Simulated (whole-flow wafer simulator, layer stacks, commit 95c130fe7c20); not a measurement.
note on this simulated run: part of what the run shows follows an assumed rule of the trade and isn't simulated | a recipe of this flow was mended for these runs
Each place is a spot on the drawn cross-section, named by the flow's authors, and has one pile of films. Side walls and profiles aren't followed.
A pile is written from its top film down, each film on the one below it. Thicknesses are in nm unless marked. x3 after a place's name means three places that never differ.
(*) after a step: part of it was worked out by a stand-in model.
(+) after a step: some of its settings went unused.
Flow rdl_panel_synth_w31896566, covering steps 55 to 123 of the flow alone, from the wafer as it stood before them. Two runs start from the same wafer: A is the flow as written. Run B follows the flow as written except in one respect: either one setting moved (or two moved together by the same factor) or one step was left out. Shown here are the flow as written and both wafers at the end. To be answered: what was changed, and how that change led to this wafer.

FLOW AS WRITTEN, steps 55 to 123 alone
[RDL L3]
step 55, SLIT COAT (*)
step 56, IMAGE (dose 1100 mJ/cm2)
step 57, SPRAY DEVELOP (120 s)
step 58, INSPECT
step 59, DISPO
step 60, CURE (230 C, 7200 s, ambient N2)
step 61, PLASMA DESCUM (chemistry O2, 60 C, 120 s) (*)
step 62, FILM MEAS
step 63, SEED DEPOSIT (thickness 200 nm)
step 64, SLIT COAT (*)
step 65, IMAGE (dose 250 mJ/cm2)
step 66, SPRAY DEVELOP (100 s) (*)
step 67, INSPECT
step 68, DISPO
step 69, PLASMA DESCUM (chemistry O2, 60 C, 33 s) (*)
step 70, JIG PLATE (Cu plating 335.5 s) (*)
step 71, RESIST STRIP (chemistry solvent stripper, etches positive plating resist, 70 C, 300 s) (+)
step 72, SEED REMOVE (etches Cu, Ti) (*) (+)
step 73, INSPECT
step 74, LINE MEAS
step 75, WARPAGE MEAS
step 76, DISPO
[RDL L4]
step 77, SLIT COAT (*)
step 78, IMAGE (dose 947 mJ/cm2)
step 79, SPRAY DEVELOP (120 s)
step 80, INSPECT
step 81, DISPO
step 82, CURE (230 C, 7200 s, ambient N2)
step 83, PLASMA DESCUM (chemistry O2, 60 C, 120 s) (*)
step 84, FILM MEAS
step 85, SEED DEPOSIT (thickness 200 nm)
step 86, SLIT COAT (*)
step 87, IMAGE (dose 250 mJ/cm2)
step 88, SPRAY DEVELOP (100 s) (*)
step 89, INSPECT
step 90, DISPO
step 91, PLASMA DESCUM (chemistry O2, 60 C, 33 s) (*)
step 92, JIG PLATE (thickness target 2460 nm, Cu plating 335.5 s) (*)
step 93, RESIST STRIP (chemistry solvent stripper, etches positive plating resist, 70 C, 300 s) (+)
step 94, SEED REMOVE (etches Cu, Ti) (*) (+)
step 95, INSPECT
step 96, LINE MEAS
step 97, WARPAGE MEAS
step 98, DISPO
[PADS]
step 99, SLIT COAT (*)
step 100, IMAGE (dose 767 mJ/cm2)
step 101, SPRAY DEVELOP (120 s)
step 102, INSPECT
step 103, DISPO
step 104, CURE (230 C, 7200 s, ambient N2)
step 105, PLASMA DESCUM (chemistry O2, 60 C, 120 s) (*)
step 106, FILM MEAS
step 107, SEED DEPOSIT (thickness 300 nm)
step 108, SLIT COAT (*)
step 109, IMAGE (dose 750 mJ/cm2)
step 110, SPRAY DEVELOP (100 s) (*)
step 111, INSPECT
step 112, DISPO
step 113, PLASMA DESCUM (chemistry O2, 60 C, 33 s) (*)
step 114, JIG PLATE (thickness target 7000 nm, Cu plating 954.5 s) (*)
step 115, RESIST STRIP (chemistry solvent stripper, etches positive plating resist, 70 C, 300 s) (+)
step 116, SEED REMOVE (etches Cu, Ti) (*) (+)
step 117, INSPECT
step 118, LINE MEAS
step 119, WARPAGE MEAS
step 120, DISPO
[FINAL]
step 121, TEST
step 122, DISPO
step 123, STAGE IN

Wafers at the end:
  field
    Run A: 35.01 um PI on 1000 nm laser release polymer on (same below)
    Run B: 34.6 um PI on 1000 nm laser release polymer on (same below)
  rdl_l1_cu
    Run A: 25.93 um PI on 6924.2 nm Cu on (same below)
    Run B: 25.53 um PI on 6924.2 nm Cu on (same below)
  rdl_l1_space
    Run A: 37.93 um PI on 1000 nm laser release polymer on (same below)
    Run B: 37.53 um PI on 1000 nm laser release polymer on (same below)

What caused this: step 70, JIG PLATE: Cu plating 255 s was run, though the flow has Cu plating 335.5 s.

Step by step, how the change led to this:
  step 70, JIG PLATE (Cu plating 335.5 s) (*)
      rdl_l3_cu, rdl_l3_land, rdl_l3_via, rdl_l4_land, rdl_l4_via: A Cu gains 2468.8 | B Cu gains 1876.5
  step 77, SLIT COAT (*)
      field, pads_cu, pads_space, pads_land, pads_via: A PI gains 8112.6 | B PI gains 7709.4
      rdl_l1_cu: A PI gains 7979.2 | B PI gains 7578.1
      (and at 13 other places as well)
  step 86, SLIT COAT (*)
      rdl_l3_land: A ILINE-POS-THICK-GRADE-A gains 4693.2 (new film) | B ILINE-POS-THICK-GRADE-A gains 4859.3 (new film)
      rdl_l3_via: A ILINE-POS-THICK-GRADE-A gains 4627.8 (new film) | B ILINE-POS-THICK-GRADE-A gains 4850 (new film)
  step 93, RESIST STRIP (chemistry solvent stripper, etches positive plating resist, 70 C, 300 s) (+)
      rdl_l3_land: A ILINE-POS-THICK-GRADE-A loses 4663.5 (all of it) | B ILINE-POS-THICK-GRADE-A loses 4829.6 (all of it)
      rdl_l3_via: A ILINE-POS-THICK-GRADE-A loses 4598.1 (all of it) | B ILINE-POS-THICK-GRADE-A loses 4820.3 (all of it)
  step 99, SLIT COAT (*)
      rdl_l3_land: A PI gains 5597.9 | B PI gains 5758.3
      rdl_l3_via: A PI gains 5534.5 | B PI gains 5750.6
      (and at 1 other place as well)
  step 108, SLIT COAT (*)
      rdl_l4_cu, rdl_l4_space: A ILINE-POS-THICK-GRADE-A gains 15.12 um (new film) | B ILINE-POS-THICK-GRADE-A gains 15.11 um (new film)
      rdl_l3_cu: A ILINE-POS-THICK-GRADE-A gains 15.04 um (new film) | B ILINE-POS-THICK-GRADE-A gains 15.02 um (new film)
      (and at 6 other places as well)
  step 115, RESIST STRIP (chemistry solvent stripper, etches positive plating resist, 70 C, 300 s) (+)
      rdl_l4_cu, rdl_l4_space: A ILINE-POS-THICK-GRADE-A loses 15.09 um (all of it) | B ILINE-POS-THICK-GRADE-A loses 15.08 um (all of it)
      rdl_l3_cu: A ILINE-POS-THICK-GRADE-A loses 15.01 um (all of it) | B ILINE-POS-THICK-GRADE-A loses 14.99 um (all of it)
      (and at 6 other places as well)
